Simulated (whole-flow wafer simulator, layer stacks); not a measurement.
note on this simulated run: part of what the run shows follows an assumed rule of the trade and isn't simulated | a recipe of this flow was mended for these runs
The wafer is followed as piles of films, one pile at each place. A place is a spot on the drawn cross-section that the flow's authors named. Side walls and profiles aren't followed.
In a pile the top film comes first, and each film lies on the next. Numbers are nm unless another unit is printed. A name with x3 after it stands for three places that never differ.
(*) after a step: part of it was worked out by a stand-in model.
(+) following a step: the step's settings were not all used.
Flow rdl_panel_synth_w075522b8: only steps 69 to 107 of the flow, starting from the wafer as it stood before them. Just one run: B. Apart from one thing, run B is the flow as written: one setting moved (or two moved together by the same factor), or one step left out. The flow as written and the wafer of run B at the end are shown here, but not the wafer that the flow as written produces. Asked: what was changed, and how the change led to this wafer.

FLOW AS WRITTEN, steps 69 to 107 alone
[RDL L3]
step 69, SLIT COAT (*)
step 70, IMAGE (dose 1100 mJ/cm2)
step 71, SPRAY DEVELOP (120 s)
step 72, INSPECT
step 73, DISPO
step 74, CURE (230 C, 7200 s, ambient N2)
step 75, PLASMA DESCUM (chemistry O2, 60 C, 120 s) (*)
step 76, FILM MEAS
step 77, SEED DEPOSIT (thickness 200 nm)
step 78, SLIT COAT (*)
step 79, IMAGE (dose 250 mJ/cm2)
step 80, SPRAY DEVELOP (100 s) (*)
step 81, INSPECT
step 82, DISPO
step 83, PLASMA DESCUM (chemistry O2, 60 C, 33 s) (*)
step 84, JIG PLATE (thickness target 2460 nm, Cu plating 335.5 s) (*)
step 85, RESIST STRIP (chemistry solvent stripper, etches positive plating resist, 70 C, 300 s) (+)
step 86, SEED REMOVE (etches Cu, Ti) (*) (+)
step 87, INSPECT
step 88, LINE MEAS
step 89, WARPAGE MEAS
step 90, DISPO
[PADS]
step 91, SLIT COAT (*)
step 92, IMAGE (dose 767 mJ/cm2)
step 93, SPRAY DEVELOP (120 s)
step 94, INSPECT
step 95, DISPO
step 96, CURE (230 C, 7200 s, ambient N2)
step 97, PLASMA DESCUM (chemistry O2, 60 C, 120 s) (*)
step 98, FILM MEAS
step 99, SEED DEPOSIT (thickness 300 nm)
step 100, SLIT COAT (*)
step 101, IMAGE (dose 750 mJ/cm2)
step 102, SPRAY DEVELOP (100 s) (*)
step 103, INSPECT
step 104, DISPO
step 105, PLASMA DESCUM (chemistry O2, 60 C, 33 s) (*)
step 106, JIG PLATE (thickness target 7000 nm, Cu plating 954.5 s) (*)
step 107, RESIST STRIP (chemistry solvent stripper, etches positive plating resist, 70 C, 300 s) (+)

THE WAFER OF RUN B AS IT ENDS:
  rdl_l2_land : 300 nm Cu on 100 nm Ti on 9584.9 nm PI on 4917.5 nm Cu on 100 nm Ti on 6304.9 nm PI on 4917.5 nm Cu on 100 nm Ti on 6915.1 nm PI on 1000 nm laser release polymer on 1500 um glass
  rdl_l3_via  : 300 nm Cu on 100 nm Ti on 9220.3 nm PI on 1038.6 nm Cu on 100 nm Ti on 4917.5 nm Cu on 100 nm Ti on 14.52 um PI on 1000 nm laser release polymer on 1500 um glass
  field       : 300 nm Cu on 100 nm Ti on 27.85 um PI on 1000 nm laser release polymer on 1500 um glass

What caused this: step 84, JIG PLATE: Cu plating 149.3 s was run, though the flow has Cu plating 335.5 s.

How this came from the change, step by step:
  step 84, JIG PLATE (thickness target 2460 nm, Cu plating 335.5 s) (*)
      rdl_l3_cu, rdl_l3_land, rdl_l3_via, pads_land, pads_via: Cu gains 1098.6 (in the flow as written it would be: Cu gains 2468.8)
  step 91, SLIT COAT (*)
      rdl_l3_via: PI gains 9220.3 (new film) (in the flow as written it would be: PI gains 10.46 um (new film))
      field: PI gains 5393.6 (in the flow as written it would be: PI gains 5893.8)
      (also at 16 further places)
  step 100, SLIT COAT (*)
      far_pads_cu: ILINE-POS-THICK-GRADE-A gains 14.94 um (new film) (in the flow as written it would be: ILINE-POS-THICK-GRADE-A gains 14.95 um (new film))
      rdl_l1_space: ILINE-POS-THICK-GRADE-A gains 15.29 um (new film) (in the flow as written it would be: ILINE-POS-THICK-GRADE-A gains 15.28 um (new film))
      (also at 13 further places)
  step 102, SPRAY DEVELOP (100 s) (*)
      pads_cu: ILINE-POS-THICK-GRADE-A loses 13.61 um (all of it) (in the flow as written it would be: ILINE-POS-THICK-GRADE-A loses 13.68 um (all of it))
      pads_land: ILINE-POS-THICK-GRADE-A loses 13.23 um (all of it) (in the flow as written it would be: ILINE-POS-THICK-GRADE-A loses 13.11 um (all of it))
      (also at 1 further place)
  step 106, JIG PLATE (thickness target 7000 nm, Cu plating 954.5 s) (*)
      pads_via: Cu gains 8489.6 (in the flow as written it would be: Cu gains 8307.4)
  step 107, RESIST STRIP (chemistry solvent stripper, etches positive plating resist, 70 C, 300 s) (+)
      rdl_l1_space: ILINE-POS-THICK-GRADE-A loses 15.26 um (all of it) (in the flow as written it would be: ILINE-POS-THICK-GRADE-A loses 15.25 um (all of it))
      rdl_l1_land: ILINE-POS-THICK-GRADE-A loses 14.63 um (all of it) (in the flow as written it would be: ILINE-POS-THICK-GRADE-A loses 14.64 um (all of it))
      (also at 10 further places)
